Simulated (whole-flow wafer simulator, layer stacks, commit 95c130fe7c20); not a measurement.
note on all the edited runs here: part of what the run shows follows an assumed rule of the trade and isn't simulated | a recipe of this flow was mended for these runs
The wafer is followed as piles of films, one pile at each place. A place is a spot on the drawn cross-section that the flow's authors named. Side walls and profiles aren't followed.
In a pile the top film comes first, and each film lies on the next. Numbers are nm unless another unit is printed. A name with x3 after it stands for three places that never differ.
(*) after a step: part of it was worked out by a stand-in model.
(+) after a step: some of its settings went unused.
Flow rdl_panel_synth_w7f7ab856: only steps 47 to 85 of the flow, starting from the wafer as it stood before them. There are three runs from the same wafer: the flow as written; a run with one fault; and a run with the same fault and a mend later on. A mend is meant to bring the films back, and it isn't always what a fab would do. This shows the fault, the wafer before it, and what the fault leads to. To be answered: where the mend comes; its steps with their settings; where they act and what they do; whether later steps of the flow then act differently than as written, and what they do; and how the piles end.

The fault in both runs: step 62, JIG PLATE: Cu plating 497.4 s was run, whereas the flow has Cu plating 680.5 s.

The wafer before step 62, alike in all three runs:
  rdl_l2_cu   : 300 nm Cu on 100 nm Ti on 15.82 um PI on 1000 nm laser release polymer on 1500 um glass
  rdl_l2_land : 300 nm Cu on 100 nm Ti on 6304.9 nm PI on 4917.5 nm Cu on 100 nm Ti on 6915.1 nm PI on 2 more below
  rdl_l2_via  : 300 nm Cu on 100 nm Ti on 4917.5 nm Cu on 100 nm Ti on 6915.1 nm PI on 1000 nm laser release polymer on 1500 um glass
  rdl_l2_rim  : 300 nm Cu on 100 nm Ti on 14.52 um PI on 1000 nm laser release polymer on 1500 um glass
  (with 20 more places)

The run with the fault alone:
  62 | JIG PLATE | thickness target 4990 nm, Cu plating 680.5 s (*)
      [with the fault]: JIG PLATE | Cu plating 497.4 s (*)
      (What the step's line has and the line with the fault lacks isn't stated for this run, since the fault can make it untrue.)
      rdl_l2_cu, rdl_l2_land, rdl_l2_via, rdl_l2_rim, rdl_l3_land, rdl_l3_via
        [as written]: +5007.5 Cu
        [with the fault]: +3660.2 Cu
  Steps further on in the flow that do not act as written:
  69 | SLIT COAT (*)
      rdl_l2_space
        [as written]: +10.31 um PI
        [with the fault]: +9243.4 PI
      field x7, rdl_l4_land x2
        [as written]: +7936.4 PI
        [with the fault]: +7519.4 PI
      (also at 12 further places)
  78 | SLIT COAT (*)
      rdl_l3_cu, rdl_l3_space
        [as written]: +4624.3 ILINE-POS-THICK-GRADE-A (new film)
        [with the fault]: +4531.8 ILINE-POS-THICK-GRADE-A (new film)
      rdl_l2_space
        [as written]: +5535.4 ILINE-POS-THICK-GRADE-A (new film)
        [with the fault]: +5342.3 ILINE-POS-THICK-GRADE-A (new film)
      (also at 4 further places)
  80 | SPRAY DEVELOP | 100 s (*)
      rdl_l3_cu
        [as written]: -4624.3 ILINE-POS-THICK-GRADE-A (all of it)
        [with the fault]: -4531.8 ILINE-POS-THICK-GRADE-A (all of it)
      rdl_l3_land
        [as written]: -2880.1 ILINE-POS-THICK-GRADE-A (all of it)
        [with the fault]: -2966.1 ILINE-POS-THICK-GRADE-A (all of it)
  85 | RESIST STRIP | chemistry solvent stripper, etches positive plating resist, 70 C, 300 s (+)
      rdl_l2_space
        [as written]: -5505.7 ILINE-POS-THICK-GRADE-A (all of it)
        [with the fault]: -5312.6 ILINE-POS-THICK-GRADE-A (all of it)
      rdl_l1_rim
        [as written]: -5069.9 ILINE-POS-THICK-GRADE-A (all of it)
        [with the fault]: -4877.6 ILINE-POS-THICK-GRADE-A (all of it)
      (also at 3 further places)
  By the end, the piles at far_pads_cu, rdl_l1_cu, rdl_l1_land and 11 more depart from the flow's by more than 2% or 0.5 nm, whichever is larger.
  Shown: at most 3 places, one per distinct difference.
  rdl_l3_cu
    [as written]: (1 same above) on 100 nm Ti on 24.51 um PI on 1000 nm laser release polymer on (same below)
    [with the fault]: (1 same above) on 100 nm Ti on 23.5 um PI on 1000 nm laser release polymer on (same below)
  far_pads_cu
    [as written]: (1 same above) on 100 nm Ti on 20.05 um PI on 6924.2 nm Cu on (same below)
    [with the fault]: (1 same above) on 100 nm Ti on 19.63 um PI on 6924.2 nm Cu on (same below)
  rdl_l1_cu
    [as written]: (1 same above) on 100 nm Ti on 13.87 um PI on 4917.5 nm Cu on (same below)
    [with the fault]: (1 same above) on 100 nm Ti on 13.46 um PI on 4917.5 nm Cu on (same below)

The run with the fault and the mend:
  The mend stands after step 62.
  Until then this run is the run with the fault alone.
  62a | JIG PLATE | Cu plating 183.1 s (*) (a further turn of the flow's step 62, with different settings)
      rdl_l2_cu, rdl_l2_land, rdl_l2_via, rdl_l2_rim, rdl_l3_land, rdl_l3_via
        +1347.4 Cu
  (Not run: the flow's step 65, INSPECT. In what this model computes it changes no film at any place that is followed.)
  Later steps of the flow that are run all act as written at every place that is followed.
  The piles end the same as the flow's at every place that both follow.
